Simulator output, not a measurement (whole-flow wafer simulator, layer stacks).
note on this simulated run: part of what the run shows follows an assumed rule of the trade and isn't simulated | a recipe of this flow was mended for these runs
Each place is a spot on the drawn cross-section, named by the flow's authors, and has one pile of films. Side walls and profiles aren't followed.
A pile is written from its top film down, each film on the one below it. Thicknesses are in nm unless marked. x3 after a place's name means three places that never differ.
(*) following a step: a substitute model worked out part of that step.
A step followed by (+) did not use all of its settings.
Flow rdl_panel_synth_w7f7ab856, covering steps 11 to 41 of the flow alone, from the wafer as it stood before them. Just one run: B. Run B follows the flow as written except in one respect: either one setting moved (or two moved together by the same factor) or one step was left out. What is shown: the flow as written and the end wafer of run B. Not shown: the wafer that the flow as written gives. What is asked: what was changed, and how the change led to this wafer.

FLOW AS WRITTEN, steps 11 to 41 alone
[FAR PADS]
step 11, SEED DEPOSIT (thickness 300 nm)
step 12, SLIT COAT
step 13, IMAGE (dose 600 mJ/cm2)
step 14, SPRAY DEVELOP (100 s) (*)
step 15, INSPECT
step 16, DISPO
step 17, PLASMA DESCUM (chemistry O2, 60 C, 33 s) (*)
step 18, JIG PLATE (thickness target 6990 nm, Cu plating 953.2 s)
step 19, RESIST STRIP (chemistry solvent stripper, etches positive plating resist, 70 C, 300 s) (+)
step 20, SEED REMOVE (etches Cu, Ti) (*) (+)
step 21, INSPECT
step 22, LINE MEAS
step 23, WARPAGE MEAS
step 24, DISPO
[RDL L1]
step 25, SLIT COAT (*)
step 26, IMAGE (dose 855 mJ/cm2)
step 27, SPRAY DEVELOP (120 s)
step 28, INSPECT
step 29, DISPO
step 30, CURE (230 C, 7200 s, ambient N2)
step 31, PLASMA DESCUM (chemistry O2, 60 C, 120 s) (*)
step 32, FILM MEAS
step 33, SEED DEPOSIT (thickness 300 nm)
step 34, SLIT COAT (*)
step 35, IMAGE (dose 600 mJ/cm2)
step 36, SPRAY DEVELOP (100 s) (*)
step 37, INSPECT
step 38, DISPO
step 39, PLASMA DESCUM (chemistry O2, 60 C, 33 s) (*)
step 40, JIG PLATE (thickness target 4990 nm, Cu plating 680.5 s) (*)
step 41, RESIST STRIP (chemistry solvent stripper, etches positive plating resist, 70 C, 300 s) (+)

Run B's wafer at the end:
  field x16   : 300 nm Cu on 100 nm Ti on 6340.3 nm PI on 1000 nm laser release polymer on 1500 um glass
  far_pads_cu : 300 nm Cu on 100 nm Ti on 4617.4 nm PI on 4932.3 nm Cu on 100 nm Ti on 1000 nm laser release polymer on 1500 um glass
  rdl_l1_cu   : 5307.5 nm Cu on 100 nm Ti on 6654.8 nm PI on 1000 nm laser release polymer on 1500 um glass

The reason: step 18, JIG PLATE: Cu plating 682.5 s was run, though the flow has Cu plating 953.2 s.

How this came from the change, step by step:
  step 18, JIG PLATE (thickness target 6990 nm, Cu plating 953.2 s)
      far_pads_cu, rdl_l1_land, rdl_l1_via: +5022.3 Cu (as written it would have been: +7014.2 Cu)
  step 25, SLIT COAT (*)
      field x16, rdl_l1_rim x3: +6340.3 PI (new film) (as written it would have been: +6915.1 PI (new film))
      far_pads_cu: +4617.4 PI (new film) (as written it would have been: +4450.5 PI (new film))
      (as well as at 2 more places)
  step 34, SLIT COAT (*)
      rdl_l1_land: +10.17 um ILINE-POS-THICK-GRADE-A (new film) (as written it would have been: +9677 ILINE-POS-THICK-GRADE-A (new film))
      far_pads_cu: +10.79 um ILINE-POS-THICK-GRADE-A (new film) (as written it would have been: +10.3 um ILINE-POS-THICK-GRADE-A (new film))
      (as well as at 3 more places)
  step 36, SPRAY DEVELOP (100 s) (*)
      rdl_l1_land: -10.17 um ILINE-POS-THICK-GRADE-A (all of it) (as written it would have been: -9677 ILINE-POS-THICK-GRADE-A (all of it))
      rdl_l1_cu: -12.5 um ILINE-POS-THICK-GRADE-A (all of it) (as written it would have been: -12.38 um ILINE-POS-THICK-GRADE-A (all of it))
      (as well as at 1 more place)
  step 41, RESIST STRIP (chemistry solvent stripper, etches positive plating resist, 70 C, 300 s) (+)
      far_pads_cu: -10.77 um ILINE-POS-THICK-GRADE-A (all of it) (as written it would have been: -10.27 um ILINE-POS-THICK-GRADE-A (all of it))
      rdl_l1_space: -12.51 um ILINE-POS-THICK-GRADE-A (all of it) (as written it would have been: -12.36 um ILINE-POS-THICK-GRADE-A (all of it))
